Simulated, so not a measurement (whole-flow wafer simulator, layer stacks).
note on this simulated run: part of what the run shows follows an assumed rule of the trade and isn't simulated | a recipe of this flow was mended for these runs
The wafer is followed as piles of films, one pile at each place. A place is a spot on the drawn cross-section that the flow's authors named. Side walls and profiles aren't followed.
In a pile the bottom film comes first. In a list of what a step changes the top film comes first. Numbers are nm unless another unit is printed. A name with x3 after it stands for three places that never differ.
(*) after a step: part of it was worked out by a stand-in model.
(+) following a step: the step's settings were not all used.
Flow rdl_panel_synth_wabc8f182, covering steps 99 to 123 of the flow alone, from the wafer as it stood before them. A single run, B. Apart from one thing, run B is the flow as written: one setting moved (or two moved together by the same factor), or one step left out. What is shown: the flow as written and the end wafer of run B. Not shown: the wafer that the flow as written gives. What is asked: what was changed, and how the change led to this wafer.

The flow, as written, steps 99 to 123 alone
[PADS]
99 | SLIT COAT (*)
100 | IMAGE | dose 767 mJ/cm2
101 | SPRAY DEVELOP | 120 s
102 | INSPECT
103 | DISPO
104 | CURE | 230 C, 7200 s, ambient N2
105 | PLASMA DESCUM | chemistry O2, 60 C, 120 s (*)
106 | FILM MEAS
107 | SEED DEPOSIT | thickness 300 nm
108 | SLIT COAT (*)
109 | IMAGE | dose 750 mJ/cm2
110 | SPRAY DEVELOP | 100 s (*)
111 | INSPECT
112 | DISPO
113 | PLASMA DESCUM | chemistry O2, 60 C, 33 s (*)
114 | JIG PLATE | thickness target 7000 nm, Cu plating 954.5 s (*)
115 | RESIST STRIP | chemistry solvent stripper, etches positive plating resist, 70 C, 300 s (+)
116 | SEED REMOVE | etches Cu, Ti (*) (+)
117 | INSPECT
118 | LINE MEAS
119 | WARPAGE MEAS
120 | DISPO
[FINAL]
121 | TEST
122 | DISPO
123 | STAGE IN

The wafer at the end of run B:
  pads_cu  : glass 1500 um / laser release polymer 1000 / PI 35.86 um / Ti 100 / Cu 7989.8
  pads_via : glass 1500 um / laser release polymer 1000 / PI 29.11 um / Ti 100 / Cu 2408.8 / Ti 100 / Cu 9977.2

Cause: step 114, JIG PLATE: Cu plating 1098 s was run, whereas the flow has Cu plating 954.5 s.

Step by step, how the change led to this:
  114 | JIG PLATE | thickness target 7000 nm, Cu plating 954.5 s (*)
      pads_via: Cu gains 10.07 um (as written it would have been: Cu gains 8307.4)
      pads_cu, pads_land: Cu gains 8079.8 (as written it would have been: Cu gains 7023.8)
